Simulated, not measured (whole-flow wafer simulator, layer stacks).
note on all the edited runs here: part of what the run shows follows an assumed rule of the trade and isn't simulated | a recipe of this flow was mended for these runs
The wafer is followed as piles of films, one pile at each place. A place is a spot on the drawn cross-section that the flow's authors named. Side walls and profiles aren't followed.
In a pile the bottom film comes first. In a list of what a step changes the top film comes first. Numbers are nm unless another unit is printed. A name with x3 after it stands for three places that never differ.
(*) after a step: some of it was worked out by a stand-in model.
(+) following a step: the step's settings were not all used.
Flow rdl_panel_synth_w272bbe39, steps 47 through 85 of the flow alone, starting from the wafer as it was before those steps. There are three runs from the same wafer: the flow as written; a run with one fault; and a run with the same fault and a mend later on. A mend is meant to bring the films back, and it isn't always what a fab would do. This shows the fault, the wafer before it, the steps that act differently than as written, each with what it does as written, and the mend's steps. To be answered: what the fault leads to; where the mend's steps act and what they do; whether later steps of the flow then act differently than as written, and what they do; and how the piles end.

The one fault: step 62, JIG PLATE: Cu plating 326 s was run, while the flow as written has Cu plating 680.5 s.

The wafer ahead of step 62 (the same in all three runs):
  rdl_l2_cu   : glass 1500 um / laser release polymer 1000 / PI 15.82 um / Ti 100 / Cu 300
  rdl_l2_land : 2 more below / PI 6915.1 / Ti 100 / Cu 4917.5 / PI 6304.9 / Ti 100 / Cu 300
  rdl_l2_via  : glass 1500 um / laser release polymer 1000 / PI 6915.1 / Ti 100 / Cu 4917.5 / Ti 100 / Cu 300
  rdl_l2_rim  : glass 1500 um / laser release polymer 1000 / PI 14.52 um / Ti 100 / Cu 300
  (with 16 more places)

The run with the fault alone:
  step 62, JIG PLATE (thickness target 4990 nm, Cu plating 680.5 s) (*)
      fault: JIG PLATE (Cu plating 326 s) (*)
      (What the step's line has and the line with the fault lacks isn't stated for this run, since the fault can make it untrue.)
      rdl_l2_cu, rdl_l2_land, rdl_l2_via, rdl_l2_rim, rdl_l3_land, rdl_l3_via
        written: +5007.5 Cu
        fault: +2398.9 Cu
  Steps further on in the flow that do not act as written:
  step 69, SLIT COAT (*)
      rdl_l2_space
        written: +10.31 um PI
        fault: +8256.4 PI
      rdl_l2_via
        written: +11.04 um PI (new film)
        fault: +9730.6 PI (new film)
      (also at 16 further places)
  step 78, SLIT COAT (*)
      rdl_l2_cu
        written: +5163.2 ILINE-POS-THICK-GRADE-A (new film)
        fault: +4997.4 ILINE-POS-THICK-GRADE-A (new film)
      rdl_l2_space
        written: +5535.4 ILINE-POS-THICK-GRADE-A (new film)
        fault: +5179.4 ILINE-POS-THICK-GRADE-A (new film)
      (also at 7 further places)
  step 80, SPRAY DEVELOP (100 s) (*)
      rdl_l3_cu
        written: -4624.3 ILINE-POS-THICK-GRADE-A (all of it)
        fault: -4435.4 ILINE-POS-THICK-GRADE-A (all of it)
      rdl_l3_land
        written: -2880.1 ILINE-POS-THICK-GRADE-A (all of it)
        fault: -3061.7 ILINE-POS-THICK-GRADE-A (all of it)
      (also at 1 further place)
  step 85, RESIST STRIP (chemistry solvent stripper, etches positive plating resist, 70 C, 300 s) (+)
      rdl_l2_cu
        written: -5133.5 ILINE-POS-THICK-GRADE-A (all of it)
        fault: -4967.7 ILINE-POS-THICK-GRADE-A (all of it)
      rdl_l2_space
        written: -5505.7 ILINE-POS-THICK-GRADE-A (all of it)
        fault: -5149.7 ILINE-POS-THICK-GRADE-A (all of it)
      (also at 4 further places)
  By the end, the piles at field x3, far_pads_cu, rdl_l1_cu and 15 more depart from the flow's by more than 2% or 0.5 nm, whichever is larger.
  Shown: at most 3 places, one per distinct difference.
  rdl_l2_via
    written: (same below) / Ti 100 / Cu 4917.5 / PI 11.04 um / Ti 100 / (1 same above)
    fault: (same below) / Ti 100 / Cu 2308.9 / PI 9730.6 / Ti 100 / (1 same above)
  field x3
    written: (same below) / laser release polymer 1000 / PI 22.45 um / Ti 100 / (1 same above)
    fault: (same below) / laser release polymer 1000 / PI 21.67 um / Ti 100 / (1 same above)
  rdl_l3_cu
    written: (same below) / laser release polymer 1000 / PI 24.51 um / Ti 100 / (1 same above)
    fault: (same below) / laser release polymer 1000 / PI 22.61 um / Ti 100 / (1 same above)

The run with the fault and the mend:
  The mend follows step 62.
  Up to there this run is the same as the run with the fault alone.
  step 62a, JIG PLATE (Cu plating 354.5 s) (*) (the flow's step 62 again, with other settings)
      rdl_l2_cu, rdl_l2_land, rdl_l2_via, rdl_l2_rim, rdl_l3_land, rdl_l3_via
        +2608.6 Cu
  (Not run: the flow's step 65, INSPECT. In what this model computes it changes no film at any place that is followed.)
  Later steps of the flow that are run all act as written at every place that is followed.
  The piles end the same as the flow's at every place that both follow.
